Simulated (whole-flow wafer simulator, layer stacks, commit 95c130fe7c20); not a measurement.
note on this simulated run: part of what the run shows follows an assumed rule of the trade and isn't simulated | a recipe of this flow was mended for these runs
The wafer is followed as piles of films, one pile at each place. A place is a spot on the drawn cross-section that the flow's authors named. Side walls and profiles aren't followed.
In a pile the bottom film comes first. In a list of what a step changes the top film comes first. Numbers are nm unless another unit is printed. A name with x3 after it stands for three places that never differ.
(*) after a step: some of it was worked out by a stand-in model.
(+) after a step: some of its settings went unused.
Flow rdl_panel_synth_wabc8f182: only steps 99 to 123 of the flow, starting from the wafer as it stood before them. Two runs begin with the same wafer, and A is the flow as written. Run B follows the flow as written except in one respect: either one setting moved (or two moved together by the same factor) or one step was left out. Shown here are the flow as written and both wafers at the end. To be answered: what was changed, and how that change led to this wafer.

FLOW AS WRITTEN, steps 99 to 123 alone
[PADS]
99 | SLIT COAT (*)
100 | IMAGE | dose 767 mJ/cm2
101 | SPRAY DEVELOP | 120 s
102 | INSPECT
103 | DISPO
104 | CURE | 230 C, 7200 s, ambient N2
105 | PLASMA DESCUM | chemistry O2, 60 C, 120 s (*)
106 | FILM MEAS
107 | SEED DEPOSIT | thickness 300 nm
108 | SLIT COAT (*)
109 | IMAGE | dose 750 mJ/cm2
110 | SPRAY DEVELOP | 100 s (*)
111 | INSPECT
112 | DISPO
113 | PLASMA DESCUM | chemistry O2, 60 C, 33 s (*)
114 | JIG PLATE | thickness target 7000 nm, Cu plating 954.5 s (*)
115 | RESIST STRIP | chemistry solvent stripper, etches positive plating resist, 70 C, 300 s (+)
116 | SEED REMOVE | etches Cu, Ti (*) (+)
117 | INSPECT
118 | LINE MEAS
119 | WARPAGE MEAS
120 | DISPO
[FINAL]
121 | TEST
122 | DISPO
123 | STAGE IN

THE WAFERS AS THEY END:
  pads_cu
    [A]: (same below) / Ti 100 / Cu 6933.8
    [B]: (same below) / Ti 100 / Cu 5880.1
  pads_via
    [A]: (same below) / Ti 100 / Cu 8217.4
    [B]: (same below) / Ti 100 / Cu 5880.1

Cause: step 114, JIG PLATE: Cu plating 811.3 s was run, though the flow has Cu plating 954.5 s.

How this came from the change, step by step:
  114 | JIG PLATE | thickness target 7000 nm, Cu plating 954.5 s (*)
      pads_cu, pads_land: A +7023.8 Cu | B +5970.1 Cu
      pads_via: A +8307.4 Cu | B +5970.1 Cu
